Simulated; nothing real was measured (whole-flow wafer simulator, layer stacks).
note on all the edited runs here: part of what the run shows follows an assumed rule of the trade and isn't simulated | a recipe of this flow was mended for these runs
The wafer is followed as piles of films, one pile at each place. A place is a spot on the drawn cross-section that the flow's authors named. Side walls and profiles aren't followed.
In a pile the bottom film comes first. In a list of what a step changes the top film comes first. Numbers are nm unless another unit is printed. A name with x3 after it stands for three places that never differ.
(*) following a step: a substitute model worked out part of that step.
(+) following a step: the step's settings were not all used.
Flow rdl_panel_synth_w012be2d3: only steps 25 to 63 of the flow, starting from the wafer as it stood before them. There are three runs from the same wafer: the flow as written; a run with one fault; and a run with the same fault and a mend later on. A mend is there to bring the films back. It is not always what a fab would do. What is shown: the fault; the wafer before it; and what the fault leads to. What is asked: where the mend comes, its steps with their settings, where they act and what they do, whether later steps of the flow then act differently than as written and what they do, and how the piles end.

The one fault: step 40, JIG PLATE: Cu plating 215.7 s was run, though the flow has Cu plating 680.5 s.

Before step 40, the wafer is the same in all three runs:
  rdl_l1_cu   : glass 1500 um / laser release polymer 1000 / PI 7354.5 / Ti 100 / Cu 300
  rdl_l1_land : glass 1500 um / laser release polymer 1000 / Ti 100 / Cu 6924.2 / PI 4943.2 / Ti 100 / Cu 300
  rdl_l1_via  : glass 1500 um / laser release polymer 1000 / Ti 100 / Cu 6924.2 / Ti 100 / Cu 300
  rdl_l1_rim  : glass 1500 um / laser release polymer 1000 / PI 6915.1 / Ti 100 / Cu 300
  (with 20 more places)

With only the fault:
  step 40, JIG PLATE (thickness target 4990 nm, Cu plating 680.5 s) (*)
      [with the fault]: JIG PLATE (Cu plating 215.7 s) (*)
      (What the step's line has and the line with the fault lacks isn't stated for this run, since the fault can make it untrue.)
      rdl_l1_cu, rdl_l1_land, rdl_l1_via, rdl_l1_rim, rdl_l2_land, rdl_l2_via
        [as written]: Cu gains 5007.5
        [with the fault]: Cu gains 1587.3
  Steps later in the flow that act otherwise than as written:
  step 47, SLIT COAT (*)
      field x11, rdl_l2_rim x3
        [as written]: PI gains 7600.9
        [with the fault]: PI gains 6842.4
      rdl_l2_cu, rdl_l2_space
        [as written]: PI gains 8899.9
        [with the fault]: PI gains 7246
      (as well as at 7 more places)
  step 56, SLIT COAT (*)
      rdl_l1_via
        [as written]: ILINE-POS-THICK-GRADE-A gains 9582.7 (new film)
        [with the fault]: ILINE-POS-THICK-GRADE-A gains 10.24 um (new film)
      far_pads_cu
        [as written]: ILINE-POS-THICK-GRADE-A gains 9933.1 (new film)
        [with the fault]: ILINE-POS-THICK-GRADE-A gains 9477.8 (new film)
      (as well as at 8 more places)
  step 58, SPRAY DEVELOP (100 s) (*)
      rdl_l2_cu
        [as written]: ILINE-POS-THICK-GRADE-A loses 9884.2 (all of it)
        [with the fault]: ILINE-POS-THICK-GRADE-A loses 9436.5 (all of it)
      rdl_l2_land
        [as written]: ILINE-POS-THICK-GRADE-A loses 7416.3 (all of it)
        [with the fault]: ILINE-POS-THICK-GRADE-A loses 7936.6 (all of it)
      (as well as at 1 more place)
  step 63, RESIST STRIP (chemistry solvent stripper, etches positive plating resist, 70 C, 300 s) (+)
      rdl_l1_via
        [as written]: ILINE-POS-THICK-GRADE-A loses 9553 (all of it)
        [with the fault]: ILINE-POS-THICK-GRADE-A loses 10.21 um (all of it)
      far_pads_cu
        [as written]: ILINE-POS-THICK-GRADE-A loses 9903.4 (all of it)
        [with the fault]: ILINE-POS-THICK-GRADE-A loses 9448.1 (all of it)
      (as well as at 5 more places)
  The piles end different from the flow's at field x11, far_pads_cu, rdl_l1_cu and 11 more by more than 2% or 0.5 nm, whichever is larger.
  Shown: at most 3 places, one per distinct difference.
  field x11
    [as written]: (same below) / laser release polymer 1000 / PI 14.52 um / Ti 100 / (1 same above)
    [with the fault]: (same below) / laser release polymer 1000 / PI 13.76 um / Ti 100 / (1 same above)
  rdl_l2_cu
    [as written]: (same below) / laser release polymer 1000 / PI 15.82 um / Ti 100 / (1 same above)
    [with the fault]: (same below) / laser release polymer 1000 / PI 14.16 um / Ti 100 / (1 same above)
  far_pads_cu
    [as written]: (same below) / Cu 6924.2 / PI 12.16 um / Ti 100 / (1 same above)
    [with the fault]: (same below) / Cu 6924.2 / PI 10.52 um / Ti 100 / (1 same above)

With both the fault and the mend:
  After step 40 comes the mend.
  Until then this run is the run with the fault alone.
  step 40a, JIG PLATE (Cu plating 464.8 s) (*) (the flow's step 40 again, with other settings)
      rdl_l1_cu, rdl_l1_land, rdl_l1_via, rdl_l1_rim, rdl_l2_land, rdl_l2_via
        Cu gains 3420.3
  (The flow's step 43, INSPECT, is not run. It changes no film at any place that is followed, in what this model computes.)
  Later steps of the flow that are run all act as written at every place that is followed.
  The piles end the same as the flow's at every place that both follow.
